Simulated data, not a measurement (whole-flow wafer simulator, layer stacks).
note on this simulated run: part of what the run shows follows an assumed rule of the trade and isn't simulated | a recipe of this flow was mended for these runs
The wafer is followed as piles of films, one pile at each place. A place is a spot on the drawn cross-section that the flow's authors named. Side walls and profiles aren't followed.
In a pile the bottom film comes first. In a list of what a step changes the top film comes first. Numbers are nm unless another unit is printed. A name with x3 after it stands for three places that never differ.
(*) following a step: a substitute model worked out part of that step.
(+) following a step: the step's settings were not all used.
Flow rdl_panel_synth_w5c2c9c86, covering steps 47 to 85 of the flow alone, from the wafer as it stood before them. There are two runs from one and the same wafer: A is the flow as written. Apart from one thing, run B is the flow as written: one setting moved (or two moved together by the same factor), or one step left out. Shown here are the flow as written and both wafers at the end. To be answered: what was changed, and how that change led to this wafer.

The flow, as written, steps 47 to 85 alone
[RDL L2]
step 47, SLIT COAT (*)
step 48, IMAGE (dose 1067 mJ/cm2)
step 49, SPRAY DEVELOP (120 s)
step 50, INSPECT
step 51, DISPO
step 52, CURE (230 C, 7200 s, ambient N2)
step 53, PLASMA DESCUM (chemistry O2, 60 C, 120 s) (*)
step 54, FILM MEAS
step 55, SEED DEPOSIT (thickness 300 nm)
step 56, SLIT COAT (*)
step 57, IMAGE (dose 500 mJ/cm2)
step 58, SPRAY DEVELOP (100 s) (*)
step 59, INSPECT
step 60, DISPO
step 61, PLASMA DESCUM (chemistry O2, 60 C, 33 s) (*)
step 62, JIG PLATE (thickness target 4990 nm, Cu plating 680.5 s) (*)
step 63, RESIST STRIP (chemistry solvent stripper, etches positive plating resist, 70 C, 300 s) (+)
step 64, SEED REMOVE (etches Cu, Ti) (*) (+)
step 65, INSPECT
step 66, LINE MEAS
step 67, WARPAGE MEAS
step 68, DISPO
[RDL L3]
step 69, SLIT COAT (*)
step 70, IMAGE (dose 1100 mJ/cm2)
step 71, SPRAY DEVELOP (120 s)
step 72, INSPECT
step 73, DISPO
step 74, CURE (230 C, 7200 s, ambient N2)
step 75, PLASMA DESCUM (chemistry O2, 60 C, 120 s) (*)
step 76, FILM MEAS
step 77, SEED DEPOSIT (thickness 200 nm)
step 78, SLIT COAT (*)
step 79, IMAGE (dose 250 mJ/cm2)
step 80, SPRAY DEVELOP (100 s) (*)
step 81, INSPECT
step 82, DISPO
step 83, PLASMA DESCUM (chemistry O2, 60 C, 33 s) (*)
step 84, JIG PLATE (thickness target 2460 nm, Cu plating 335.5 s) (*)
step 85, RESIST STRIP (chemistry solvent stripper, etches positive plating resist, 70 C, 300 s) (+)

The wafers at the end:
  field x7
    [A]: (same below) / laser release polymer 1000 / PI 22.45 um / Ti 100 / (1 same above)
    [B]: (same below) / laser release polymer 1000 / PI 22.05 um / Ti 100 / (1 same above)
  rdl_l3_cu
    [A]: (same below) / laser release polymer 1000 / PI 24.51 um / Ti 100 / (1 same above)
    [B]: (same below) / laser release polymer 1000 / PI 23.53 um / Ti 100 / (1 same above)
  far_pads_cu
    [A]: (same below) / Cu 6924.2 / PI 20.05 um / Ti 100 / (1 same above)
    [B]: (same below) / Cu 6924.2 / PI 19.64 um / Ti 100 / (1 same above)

Cause: step 62, JIG PLATE: Cu plating 502.9 s was run, while the flow as written has Cu plating 680.5 s.

Step by step, how the change led to this:
  step 62, JIG PLATE (thickness target 4990 nm, Cu plating 680.5 s) (*)
      rdl_l2_cu, rdl_l2_land, rdl_l2_via, rdl_l2_rim, rdl_l3_land, rdl_l3_via: A Cu gains 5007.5 | B Cu gains 3700.7
  step 69, SLIT COAT (*)
      rdl_l2_space: A PI gains 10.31 um | B PI gains 9274.6
      field x7, rdl_l4_land x2: A PI gains 7936.4 | B PI gains 7531.5
      (and at 12 other places as well)
  step 78, SLIT COAT (*)
      rdl_l2_space: A ILINE-POS-THICK-GRADE-A gains 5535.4 (new film) | B ILINE-POS-THICK-GRADE-A gains 5347 (new film)
      rdl_l1_rim: A ILINE-POS-THICK-GRADE-A gains 5099.6 (new film) | B ILINE-POS-THICK-GRADE-A gains 4912.3 (new film)
      (and at 3 other places as well)
  step 80, SPRAY DEVELOP (100 s) (*)
      rdl_l3_land: A ILINE-POS-THICK-GRADE-A loses 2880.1 (all of it) | B ILINE-POS-THICK-GRADE-A loses 2963.3 (all of it)
  step 85, RESIST STRIP (chemistry solvent stripper, etches positive plating resist, 70 C, 300 s) (+)
      rdl_l2_space: A ILINE-POS-THICK-GRADE-A loses 5505.7 (all of it) | B ILINE-POS-THICK-GRADE-A loses 5317.3 (all of it)
      rdl_l1_rim: A ILINE-POS-THICK-GRADE-A loses 5069.9 (all of it) | B ILINE-POS-THICK-GRADE-A loses 4882.6 (all of it)
      (and at 2 other places as well)
